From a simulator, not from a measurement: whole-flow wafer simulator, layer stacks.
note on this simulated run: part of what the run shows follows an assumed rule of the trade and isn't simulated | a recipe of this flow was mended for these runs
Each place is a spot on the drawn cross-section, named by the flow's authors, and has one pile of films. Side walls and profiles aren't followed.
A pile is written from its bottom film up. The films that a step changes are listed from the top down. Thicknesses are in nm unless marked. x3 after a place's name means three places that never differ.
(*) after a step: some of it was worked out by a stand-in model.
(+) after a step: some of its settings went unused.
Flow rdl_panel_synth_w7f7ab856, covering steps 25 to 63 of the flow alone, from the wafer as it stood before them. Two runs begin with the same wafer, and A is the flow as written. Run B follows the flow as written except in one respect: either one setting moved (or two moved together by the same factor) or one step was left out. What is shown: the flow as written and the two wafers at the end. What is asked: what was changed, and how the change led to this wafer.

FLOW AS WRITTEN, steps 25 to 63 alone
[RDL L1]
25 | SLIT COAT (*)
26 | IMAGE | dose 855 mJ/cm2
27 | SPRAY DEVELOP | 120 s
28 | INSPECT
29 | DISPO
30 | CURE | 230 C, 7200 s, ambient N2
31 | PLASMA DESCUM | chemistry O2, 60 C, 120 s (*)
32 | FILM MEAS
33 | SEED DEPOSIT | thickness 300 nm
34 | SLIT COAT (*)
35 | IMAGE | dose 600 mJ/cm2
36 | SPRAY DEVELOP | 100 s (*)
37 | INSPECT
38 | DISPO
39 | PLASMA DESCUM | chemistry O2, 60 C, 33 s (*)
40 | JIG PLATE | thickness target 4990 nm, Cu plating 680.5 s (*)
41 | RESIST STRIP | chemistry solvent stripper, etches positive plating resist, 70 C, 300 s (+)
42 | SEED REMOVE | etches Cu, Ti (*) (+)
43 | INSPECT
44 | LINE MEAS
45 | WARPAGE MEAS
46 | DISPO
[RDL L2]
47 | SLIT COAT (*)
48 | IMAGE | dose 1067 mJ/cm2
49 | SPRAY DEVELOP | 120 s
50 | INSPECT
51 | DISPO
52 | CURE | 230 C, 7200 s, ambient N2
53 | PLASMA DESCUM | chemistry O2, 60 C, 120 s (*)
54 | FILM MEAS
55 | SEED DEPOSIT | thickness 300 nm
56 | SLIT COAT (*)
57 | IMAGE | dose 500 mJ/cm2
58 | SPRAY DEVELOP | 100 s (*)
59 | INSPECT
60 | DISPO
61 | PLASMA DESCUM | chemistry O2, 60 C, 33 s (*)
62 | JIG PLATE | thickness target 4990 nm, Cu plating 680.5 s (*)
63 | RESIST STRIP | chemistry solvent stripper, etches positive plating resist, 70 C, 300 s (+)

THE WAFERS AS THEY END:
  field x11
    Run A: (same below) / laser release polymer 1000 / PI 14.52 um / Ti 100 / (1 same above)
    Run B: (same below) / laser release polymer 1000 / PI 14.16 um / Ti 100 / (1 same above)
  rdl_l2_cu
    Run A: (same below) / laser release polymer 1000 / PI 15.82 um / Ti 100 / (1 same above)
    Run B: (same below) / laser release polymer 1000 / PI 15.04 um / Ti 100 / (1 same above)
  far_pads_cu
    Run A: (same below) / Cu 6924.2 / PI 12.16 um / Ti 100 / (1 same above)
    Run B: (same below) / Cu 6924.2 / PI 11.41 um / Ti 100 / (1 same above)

Cause: step 40, JIG PLATE: Cu plating 466.1 s was run, though the flow has Cu plating 680.5 s.

How this came from the change, step by step:
  40 | JIG PLATE | thickness target 4990 nm, Cu plating 680.5 s (*)
      rdl_l1_cu, rdl_l1_land, rdl_l1_via, rdl_l1_rim, rdl_l2_land, rdl_l2_via: A Cu gains 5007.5 | B Cu gains 3429.9
  47 | SLIT COAT (*)
      field x11, rdl_l2_rim x3: A PI gains 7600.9 | B PI gains 7246.7
      rdl_l2_cu, rdl_l2_space: A PI gains 8899.9 | B PI gains 8127.3
      (and at 5 other places as well)
  56 | SLIT COAT (*)
      rdl_l2_cu, rdl_l2_space: A ILINE-POS-THICK-GRADE-A gains 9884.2 (new film) | B ILINE-POS-THICK-GRADE-A gains 9680.3 (new film)
      far_pads_cu: A ILINE-POS-THICK-GRADE-A gains 9933.1 (new film) | B ILINE-POS-THICK-GRADE-A gains 9731.6 (new film)
      (and at 6 other places as well)
  58 | SPRAY DEVELOP | 100 s (*)
      rdl_l2_cu: A ILINE-POS-THICK-GRADE-A loses 9884.2 (all of it) | B ILINE-POS-THICK-GRADE-A loses 9680.3 (all of it)
      rdl_l2_land: A ILINE-POS-THICK-GRADE-A loses 7416.3 (all of it) | B ILINE-POS-THICK-GRADE-A loses 7648.5 (all of it)
      (and at 1 other place as well)
  63 | RESIST STRIP | chemistry solvent stripper, etches positive plating resist, 70 C, 300 s (+)
      far_pads_cu: A ILINE-POS-THICK-GRADE-A loses 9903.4 (all of it) | B ILINE-POS-THICK-GRADE-A loses 9701.9 (all of it)
      rdl_l1_cu: A ILINE-POS-THICK-GRADE-A loses 10.01 um (all of it) | B ILINE-POS-THICK-GRADE-A loses 10.14 um (all of it)
      (and at 4 other places as well)
